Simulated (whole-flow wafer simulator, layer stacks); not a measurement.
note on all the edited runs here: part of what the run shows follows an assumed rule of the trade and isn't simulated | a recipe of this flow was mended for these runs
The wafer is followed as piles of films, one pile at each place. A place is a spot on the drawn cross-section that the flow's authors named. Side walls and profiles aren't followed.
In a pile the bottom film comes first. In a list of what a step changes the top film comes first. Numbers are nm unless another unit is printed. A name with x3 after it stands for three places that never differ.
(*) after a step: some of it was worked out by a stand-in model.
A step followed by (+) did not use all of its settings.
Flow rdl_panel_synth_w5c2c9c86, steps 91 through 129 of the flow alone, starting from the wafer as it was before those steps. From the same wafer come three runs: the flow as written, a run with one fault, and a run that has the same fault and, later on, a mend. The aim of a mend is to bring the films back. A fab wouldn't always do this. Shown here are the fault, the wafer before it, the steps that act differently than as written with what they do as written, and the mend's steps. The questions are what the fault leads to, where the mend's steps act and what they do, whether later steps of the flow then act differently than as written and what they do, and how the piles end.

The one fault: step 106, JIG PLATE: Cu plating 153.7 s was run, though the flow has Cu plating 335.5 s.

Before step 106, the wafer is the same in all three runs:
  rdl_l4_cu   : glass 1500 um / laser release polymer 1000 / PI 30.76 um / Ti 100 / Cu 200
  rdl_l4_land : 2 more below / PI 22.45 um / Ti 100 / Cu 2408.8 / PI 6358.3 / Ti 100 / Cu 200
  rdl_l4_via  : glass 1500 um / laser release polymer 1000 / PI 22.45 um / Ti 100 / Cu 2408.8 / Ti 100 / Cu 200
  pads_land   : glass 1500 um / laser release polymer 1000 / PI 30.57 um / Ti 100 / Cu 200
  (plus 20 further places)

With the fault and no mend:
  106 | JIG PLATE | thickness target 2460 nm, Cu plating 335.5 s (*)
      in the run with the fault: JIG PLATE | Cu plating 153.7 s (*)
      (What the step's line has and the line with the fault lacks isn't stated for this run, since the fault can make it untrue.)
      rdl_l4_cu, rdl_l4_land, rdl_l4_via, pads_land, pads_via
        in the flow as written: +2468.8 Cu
        in the run with the fault: +1131 Cu
  Steps further on in the flow that do not act as written:
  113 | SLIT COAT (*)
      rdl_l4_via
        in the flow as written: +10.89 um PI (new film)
        in the run with the fault: +9472.3 PI (new film)
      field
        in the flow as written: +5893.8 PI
        in the run with the fault: +5405.1 PI
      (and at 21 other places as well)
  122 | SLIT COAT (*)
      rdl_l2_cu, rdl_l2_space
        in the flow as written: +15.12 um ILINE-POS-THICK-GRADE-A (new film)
        in the run with the fault: +15.13 um ILINE-POS-THICK-GRADE-A (new film)
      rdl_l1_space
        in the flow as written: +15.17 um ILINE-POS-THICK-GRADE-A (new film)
        in the run with the fault: +15.18 um ILINE-POS-THICK-GRADE-A (new film)
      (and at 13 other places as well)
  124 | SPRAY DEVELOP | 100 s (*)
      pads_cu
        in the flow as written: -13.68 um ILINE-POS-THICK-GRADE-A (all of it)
        in the run with the fault: -13.61 um ILINE-POS-THICK-GRADE-A (all of it)
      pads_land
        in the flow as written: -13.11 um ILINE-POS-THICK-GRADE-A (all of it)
        in the run with the fault: -13.23 um ILINE-POS-THICK-GRADE-A (all of it)
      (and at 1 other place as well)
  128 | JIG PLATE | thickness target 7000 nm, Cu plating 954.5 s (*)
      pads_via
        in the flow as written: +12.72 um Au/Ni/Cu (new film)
        in the run with the fault: +12.9 um Au/Ni/Cu (new film)
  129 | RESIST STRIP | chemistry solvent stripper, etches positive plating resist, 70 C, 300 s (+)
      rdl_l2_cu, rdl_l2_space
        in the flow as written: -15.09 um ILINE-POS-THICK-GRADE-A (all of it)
        in the run with the fault: -15.1 um ILINE-POS-THICK-GRADE-A (all of it)
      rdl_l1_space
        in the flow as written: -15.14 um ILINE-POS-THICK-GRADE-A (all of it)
        in the run with the fault: -15.15 um ILINE-POS-THICK-GRADE-A (all of it)
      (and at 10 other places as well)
  At rdl_l1_land, rdl_l2_cu, rdl_l2_land and 12 more, the piles at the end differ from the flow's by more than 2% or 0.5 nm, whichever is larger.
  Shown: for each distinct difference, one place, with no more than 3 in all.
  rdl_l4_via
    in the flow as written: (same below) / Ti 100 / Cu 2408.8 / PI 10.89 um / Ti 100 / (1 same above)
    in the run with the fault: (same below) / Ti 100 / Cu 1071 / PI 9472.3 / Ti 100 / (1 same above)
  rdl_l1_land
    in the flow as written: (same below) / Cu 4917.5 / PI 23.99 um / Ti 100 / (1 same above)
    in the run with the fault: (same below) / Cu 4917.5 / PI 23.5 um / Ti 100 / (1 same above)
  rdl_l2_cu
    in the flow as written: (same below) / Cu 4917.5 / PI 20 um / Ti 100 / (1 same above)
    in the run with the fault: (same below) / Cu 4917.5 / PI 19.51 um / Ti 100 / (1 same above)

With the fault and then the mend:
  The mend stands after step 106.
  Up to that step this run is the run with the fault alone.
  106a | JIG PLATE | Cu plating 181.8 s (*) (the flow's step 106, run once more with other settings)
      rdl_l4_cu, rdl_l4_land, rdl_l4_via, pads_land, pads_via
        +1337.8 Cu
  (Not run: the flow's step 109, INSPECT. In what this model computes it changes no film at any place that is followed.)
  Every later step of the flow that is run acts as written at every place that is followed.
  The piles end the same as the flow's at every place that both follow.
